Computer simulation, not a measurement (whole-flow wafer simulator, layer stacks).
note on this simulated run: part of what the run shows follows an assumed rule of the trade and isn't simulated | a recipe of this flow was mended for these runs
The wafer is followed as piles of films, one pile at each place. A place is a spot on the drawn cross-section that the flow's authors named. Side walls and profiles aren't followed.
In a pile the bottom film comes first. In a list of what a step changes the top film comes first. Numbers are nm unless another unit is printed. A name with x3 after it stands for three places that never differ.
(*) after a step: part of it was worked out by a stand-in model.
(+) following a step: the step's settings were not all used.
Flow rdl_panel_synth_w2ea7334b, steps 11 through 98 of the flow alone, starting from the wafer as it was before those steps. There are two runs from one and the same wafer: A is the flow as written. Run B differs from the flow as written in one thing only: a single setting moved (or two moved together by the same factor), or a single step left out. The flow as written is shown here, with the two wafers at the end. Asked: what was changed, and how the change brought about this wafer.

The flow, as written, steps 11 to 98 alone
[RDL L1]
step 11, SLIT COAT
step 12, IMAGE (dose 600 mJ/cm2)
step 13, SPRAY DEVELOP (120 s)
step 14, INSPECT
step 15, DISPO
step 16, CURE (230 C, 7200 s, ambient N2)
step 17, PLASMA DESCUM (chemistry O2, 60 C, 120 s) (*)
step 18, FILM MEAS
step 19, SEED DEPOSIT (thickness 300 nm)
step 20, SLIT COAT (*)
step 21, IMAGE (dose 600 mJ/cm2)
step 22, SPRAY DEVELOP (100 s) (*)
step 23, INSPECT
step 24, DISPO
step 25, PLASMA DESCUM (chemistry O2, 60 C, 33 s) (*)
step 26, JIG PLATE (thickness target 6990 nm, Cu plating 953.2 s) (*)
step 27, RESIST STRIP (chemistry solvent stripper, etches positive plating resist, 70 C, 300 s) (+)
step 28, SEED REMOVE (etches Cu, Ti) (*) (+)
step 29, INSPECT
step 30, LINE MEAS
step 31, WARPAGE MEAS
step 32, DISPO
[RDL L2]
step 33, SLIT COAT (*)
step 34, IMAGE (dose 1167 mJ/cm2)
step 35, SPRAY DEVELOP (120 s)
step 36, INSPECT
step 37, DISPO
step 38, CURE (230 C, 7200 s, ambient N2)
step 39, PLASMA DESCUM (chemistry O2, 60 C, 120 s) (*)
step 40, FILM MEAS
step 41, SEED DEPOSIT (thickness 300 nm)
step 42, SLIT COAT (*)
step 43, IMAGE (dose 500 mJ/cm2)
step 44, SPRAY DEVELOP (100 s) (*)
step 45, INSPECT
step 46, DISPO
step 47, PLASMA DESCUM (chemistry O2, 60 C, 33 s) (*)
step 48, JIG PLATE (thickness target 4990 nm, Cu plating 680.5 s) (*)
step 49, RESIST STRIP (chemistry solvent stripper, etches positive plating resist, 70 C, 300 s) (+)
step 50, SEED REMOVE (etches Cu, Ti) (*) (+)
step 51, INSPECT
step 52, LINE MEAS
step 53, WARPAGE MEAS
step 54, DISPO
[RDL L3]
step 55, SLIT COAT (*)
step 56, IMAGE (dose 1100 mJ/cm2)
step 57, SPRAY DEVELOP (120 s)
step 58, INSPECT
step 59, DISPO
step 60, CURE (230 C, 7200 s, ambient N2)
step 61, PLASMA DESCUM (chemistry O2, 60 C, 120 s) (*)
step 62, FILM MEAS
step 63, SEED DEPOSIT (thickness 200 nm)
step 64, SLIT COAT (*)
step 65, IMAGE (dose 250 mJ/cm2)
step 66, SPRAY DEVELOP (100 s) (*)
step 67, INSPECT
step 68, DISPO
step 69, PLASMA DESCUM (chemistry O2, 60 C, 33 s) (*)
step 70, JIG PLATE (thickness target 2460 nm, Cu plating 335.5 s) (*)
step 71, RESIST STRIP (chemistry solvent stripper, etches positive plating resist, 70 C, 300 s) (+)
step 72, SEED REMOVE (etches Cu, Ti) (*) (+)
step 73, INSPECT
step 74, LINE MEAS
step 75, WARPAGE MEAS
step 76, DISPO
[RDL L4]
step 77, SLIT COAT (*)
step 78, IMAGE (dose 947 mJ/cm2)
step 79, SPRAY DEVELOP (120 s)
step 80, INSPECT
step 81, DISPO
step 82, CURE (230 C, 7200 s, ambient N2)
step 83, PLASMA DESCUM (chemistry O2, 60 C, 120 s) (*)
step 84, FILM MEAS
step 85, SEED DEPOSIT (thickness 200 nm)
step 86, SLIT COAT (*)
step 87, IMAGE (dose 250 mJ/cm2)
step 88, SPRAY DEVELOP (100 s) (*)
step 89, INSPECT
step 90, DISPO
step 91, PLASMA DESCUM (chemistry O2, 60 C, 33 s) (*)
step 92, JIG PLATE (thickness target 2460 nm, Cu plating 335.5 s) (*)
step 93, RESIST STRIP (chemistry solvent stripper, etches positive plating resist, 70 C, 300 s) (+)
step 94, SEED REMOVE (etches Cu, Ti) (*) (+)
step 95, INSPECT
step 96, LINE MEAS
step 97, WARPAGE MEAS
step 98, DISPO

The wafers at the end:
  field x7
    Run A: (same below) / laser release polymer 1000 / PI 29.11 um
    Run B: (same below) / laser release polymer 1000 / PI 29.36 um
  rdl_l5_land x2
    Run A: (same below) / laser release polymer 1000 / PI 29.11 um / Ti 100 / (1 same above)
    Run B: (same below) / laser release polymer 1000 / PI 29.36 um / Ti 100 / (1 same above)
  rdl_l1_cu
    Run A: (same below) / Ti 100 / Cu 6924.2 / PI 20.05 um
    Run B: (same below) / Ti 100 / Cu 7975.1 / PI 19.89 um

The reason: step 26, JIG PLATE: Cu plating 1096 s was run, while the flow as written has Cu plating 953.2 s.

The path from the change to this, step by step:
  step 26, JIG PLATE (thickness target 6990 nm, Cu plating 953.2 s) (*)
      rdl_l1_cu, rdl_l1_via, rdl_l1_rim, rdl_l2_land, rdl_l2_via: A Cu gains 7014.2 | B Cu gains 8065.1
  step 33, SLIT COAT (*)
      rdl_l2_cu, rdl_l2_space: A PI gains 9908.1 | B PI gains 10.45 um
      field x7, rdl_l3_cu, rdl_l3_space and 9 more: A PI gains 8062.5 | B PI gains 8309.4
      (and at 3 other places as well)
  step 42, SLIT COAT (*)
      rdl_l1_via: A ILINE-POS-THICK-GRADE-A gains 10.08 um (new film) | B ILINE-POS-THICK-GRADE-A gains 9939.6 (new film)
      rdl_l2_cu, rdl_l2_space: A ILINE-POS-THICK-GRADE-A gains 10.13 um (new film) | B ILINE-POS-THICK-GRADE-A gains 10.25 um (new film)
      (and at 2 other places as well)
  step 44, SPRAY DEVELOP (100 s) (*)
      rdl_l2_cu: A ILINE-POS-THICK-GRADE-A loses 10.13 um (all of it) | B ILINE-POS-THICK-GRADE-A loses 10.25 um (all of it)
      rdl_l2_via: A ILINE-POS-THICK-GRADE-A loses 12.5 um (all of it) | B ILINE-POS-THICK-GRADE-A loses 12.34 um (all of it)
  step 49, RESIST STRIP (chemistry solvent stripper, etches positive plating resist, 70 C, 300 s) (+)
      rdl_l1_via: A ILINE-POS-THICK-GRADE-A loses 10.05 um (all of it) | B ILINE-POS-THICK-GRADE-A loses 9909.9 (all of it)
      rdl_l1_space: A ILINE-POS-THICK-GRADE-A loses 10.49 um (all of it) | B ILINE-POS-THICK-GRADE-A loses 10.62 um (all of it)
      (and at 1 other place as well)
  step 55, SLIT COAT (*)
      rdl_l2_space: A PI gains 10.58 um | B PI gains 10.7 um
      rdl_l2_land: A PI gains 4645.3 (new film) | B PI gains 4522.8 (new film)
      (and at 1 other place as well)
